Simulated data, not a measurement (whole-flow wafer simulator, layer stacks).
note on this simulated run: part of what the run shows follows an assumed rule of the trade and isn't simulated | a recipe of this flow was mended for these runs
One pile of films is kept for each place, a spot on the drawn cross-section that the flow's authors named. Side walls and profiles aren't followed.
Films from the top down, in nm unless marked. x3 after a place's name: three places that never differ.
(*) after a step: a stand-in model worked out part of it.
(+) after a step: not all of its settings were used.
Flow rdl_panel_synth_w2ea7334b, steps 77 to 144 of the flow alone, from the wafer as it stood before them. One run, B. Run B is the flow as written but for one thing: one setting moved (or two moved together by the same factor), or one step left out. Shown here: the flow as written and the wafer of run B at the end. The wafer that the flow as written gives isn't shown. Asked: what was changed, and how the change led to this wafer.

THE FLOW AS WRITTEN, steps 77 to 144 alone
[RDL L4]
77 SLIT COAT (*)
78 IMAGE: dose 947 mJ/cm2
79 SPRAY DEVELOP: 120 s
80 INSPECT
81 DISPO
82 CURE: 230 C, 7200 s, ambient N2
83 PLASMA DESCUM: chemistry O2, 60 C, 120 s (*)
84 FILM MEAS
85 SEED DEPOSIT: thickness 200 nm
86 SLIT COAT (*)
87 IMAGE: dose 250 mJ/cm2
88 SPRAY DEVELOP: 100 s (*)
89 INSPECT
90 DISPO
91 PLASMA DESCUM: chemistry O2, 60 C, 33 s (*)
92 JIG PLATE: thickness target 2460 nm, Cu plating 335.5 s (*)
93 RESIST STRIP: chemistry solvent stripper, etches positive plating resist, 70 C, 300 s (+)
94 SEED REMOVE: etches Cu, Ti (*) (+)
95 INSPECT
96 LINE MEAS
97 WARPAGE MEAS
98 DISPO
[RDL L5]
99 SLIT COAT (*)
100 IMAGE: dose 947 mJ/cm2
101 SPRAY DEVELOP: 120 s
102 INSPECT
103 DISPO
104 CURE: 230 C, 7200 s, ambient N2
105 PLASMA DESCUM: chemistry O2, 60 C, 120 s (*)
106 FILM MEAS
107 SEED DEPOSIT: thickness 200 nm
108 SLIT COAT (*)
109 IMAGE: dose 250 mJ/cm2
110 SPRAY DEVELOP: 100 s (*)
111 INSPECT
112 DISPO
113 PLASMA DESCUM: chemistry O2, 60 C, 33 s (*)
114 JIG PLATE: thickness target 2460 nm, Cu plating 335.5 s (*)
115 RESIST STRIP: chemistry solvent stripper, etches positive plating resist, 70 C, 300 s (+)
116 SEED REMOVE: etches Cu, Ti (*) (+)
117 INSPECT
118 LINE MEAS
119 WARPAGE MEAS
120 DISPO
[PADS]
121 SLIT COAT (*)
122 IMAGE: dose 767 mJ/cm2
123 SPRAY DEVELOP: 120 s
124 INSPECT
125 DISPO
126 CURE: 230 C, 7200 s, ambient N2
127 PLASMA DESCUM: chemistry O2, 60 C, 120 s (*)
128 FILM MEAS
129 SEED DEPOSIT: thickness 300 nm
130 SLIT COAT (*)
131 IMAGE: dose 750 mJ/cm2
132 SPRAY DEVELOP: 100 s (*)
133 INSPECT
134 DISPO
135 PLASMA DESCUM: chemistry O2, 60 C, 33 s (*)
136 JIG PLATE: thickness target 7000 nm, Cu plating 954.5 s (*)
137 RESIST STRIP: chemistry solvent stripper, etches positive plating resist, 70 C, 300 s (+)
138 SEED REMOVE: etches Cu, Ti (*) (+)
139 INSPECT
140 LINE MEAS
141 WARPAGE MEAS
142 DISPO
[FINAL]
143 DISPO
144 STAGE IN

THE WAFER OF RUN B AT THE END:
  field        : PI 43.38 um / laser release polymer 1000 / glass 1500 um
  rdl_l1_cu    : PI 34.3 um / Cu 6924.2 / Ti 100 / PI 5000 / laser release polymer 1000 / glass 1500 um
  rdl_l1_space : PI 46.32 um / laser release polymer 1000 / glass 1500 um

The cause: step 92, JIG PLATE: Cu plating 385.8 s was run, where the flow has Cu plating 335.5 s.

How the change led to this, step by step:
  92 JIG PLATE: thickness target 2460 nm, Cu plating 335.5 s (*)
      rdl_l4_cu, rdl_l4_land, rdl_l4_via, rdl_l5_land, rdl_l5_via: Cu +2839 (as written it would be: Cu +2468.8)
  99 SLIT COAT (*)
      field, pads_cu, pads_space, pads_land, pads_via: PI +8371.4 (as written it would be: PI +8112.6)
      rdl_l1_cu: PI +8349.9 (as written it would be: PI +8091.4)
      (and at 16 more places)
  121 SLIT COAT (*)
      rdl_l5_via: PI +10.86 um (new film) (as written it would be: PI +10.89 um (new film))
  130 SLIT COAT (*)
      rdl_l4_cu, rdl_l4_space: ILINE-POS-THICK-GRADE-A +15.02 um (new film) (as written it would be: ILINE-POS-THICK-GRADE-A +15.01 um (new film))
      rdl_l5_cu, rdl_l5_space: ILINE-POS-THICK-GRADE-A +15.13 um (new film) (as written it would be: ILINE-POS-THICK-GRADE-A +15.12 um (new film))
      (and at 4 more places)
  137 RESIST STRIP: chemistry solvent stripper, etches positive plating resist, 70 C, 300 s (+)
      rdl_l2_cu, rdl_l2_space: ILINE-POS-THICK-GRADE-A -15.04 um (all of it) (as written it would be: ILINE-POS-THICK-GRADE-A -15.05 um (all of it))
      rdl_l4_cu, rdl_l4_space: ILINE-POS-THICK-GRADE-A -14.99 um (all of it) (as written it would be: ILINE-POS-THICK-GRADE-A -14.98 um (all of it))
      (and at 6 more places)
